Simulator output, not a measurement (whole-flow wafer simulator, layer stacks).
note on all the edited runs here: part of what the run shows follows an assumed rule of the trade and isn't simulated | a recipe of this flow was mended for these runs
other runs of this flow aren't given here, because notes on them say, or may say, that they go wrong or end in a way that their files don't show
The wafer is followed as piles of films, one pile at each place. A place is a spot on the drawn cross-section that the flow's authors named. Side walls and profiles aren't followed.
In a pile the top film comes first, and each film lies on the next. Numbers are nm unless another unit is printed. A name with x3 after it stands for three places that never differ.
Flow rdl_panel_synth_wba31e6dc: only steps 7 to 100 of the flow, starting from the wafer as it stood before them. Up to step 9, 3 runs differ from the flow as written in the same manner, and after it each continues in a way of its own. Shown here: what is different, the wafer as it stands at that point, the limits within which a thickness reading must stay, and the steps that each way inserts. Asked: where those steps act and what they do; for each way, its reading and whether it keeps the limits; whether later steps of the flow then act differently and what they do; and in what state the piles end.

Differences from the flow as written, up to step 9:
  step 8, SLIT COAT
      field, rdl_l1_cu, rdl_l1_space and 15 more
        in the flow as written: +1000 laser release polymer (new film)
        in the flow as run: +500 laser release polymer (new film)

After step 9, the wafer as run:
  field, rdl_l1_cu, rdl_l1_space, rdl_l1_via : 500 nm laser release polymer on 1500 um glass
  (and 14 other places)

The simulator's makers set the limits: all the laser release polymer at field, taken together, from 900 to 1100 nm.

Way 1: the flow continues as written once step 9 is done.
  The reading taken after step 9 is 500 nm, which is outside the limits.
  Every later step of the flow that is run acts as written at every place that is followed.
  By the end, the piles at field, rdl_l1_cu, rdl_l1_space and 15 more depart from the flow's by more than 2% or 0.5 nm, whichever is larger.
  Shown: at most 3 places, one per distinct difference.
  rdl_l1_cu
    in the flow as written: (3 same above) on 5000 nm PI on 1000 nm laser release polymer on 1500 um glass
    going this way: (3 same above) on 5000 nm PI on 500 nm laser release polymer on 1500 um glass
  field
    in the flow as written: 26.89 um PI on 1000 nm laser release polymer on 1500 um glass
    going this way: 26.89 um PI on 500 nm laser release polymer on 1500 um glass
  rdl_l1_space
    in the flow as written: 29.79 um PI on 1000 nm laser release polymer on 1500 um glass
    going this way: 29.79 um PI on 500 nm laser release polymer on 1500 um glass

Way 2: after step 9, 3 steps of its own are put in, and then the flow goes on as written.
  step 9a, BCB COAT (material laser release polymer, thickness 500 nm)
      field, rdl_l1_cu, rdl_l1_space and 15 more
        +500 laser release polymer
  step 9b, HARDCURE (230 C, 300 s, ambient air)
      alters no film at any place that is followed
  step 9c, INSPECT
      alters no film at any place that is followed
  The reading taken after step 9c is 1000 nm, which is within the limits.
  Every later step of the flow that is run acts as written at every place that is followed.
  At every place that both follow, the piles at the end match the flow's.

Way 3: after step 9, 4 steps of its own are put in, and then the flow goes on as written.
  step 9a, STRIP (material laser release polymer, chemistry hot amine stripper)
      field, rdl_l1_cu, rdl_l1_space and 15 more
        -500 laser release polymer (all of it)
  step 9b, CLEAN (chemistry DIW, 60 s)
      alters no film at any place that is followed
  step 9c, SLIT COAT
      field, rdl_l1_cu, rdl_l1_space and 15 more
        +1000 laser release polymer (new film)
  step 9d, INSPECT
      alters no film at any place that is followed
  The reading taken after step 9d is 1000 nm, which is within the limits.
  Every later step of the flow that is run acts as written at every place that is followed.
  At every place that both follow, the piles at the end match the flow's.

The limits are kept by: way 2, way 3. They are not kept by: way 1.
